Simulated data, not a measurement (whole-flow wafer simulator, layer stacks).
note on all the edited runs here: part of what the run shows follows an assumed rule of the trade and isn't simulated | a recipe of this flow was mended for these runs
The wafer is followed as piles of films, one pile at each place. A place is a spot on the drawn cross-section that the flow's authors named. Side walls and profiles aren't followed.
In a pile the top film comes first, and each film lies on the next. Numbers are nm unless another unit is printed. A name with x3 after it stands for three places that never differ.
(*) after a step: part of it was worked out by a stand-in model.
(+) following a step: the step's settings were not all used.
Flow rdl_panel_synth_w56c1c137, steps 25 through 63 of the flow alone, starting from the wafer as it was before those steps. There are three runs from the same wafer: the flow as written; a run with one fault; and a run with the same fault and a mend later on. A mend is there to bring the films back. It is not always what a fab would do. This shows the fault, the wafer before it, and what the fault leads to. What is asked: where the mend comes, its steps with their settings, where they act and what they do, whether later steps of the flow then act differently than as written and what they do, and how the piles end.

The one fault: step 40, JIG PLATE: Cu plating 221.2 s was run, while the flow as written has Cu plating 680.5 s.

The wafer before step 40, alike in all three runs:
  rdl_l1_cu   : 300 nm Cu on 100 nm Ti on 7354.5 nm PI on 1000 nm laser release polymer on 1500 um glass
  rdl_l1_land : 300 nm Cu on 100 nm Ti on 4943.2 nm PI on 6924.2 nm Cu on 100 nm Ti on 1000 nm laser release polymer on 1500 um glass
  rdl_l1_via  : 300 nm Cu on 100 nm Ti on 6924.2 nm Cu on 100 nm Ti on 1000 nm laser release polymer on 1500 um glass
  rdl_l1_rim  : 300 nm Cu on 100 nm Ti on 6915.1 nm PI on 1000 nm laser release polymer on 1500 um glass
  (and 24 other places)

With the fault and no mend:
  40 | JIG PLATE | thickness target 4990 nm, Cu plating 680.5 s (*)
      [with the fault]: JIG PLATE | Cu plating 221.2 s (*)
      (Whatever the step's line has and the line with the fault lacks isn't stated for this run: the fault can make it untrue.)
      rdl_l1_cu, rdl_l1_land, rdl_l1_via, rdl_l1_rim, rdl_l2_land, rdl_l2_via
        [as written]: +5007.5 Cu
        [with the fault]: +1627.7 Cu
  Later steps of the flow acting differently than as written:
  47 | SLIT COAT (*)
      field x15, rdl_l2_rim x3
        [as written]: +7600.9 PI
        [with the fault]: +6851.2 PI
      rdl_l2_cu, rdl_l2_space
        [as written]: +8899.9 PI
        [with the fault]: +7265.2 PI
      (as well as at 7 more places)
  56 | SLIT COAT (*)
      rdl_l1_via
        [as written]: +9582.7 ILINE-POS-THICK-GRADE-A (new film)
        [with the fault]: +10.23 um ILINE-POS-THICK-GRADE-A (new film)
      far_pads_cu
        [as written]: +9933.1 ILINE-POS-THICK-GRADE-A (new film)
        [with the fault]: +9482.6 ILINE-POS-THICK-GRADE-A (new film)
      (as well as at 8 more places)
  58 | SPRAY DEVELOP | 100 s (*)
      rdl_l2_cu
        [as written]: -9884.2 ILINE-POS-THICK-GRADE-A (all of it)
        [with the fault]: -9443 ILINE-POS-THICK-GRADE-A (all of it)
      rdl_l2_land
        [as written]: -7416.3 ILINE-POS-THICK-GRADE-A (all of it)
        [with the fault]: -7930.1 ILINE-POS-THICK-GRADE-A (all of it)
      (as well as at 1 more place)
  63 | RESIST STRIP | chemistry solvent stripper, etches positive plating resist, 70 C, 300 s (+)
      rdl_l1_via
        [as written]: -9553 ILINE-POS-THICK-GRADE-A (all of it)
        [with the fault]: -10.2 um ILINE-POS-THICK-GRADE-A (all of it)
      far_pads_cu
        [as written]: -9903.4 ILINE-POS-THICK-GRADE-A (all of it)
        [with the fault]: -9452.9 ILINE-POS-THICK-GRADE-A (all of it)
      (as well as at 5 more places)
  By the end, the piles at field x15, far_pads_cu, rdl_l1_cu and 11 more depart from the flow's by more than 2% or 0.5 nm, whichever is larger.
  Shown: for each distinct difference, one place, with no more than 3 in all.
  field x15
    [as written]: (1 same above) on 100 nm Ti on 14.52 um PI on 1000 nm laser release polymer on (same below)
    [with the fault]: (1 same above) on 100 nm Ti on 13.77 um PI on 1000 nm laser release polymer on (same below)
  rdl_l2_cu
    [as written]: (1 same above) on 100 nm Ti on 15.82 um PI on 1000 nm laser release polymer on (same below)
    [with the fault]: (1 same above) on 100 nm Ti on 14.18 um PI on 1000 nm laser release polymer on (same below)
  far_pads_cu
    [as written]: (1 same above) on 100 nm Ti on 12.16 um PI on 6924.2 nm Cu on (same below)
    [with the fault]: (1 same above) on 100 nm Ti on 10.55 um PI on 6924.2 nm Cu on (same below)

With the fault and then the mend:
  The mend follows step 40.
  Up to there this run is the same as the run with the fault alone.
  40a | JIG PLATE | Cu plating 459.3 s (*) (the flow's step 40, run once more with other settings)
      rdl_l1_cu, rdl_l1_land, rdl_l1_via, rdl_l1_rim, rdl_l2_land, rdl_l2_via
        +3379.8 Cu
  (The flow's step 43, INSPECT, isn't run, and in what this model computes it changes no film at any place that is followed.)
  Later steps of the flow that are run all act as written at every place that is followed.
  At every place that both follow, the piles at the end match the flow's.
